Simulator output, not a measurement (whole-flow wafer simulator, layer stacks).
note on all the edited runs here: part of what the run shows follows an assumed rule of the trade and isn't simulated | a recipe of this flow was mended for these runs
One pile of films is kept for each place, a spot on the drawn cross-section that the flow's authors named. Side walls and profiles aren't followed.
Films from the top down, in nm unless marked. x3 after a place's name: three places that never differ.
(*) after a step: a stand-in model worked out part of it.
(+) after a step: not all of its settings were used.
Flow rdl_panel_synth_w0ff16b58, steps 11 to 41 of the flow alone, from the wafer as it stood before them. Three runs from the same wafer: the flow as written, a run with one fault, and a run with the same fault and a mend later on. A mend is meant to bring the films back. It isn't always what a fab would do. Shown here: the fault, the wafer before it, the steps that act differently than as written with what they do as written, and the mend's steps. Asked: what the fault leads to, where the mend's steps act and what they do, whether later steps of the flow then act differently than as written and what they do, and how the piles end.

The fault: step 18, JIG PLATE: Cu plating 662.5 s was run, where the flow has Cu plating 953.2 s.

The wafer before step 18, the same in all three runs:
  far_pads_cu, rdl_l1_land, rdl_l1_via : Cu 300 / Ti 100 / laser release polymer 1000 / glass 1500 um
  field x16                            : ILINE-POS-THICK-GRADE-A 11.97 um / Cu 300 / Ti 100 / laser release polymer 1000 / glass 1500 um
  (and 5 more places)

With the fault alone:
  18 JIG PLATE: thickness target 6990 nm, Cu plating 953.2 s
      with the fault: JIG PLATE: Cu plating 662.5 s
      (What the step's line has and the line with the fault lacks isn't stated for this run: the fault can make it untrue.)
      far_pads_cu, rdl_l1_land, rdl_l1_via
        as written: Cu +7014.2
        with the fault: Cu +4875.1
  Later steps of the flow that act differently than as written:
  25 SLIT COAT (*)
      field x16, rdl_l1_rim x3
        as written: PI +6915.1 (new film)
        with the fault: PI +6298.8 (new film)
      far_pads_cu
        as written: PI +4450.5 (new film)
        with the fault: PI +4629.4 (new film)
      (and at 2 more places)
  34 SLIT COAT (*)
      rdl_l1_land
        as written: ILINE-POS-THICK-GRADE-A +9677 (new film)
        with the fault: ILINE-POS-THICK-GRADE-A +10.05 um (new film)
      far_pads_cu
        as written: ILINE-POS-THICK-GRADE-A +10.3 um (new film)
        with the fault: ILINE-POS-THICK-GRADE-A +10.66 um (new film)
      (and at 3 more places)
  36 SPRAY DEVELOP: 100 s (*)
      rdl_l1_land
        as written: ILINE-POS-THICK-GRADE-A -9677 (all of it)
        with the fault: ILINE-POS-THICK-GRADE-A -10.05 um (all of it)
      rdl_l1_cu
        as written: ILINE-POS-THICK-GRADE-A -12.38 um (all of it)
        with the fault: ILINE-POS-THICK-GRADE-A -12.21 um (all of it)
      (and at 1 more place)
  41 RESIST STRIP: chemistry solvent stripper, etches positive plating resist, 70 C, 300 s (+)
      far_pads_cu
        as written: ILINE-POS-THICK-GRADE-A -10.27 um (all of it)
        with the fault: ILINE-POS-THICK-GRADE-A -10.63 um (all of it)
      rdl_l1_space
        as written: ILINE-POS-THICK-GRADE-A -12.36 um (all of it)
        with the fault: ILINE-POS-THICK-GRADE-A -12.19 um (all of it)
  At the end the piles differ from the flow's by more than 2% or 0.5 nm, whichever is larger, at field x16, far_pads_cu, rdl_l1_cu, rdl_l1_space, rdl_l1_land, rdl_l1_via, rdl_l1_rim x3.
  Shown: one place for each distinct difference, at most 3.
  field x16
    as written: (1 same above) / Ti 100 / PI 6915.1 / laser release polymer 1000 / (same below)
    with the fault: (1 same above) / Ti 100 / PI 6298.8 / laser release polymer 1000 / (same below)
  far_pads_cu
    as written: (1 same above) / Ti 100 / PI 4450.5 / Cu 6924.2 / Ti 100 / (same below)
    with the fault: (1 same above) / Ti 100 / PI 4629.4 / Cu 4785.1 / Ti 100 / (same below)
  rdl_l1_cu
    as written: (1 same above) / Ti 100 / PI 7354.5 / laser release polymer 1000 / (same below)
    with the fault: (1 same above) / Ti 100 / PI 6604.1 / laser release polymer 1000 / (same below)

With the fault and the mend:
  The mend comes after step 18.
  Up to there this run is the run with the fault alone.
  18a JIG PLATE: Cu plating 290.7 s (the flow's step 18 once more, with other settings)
      far_pads_cu, rdl_l1_land, rdl_l1_via
        Cu +2139.2
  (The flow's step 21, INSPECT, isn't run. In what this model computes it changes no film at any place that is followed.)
  No later step of the flow acts differently than as written at any place that is followed.
  At the end the piles are the same as the flow's at every place that both follow.
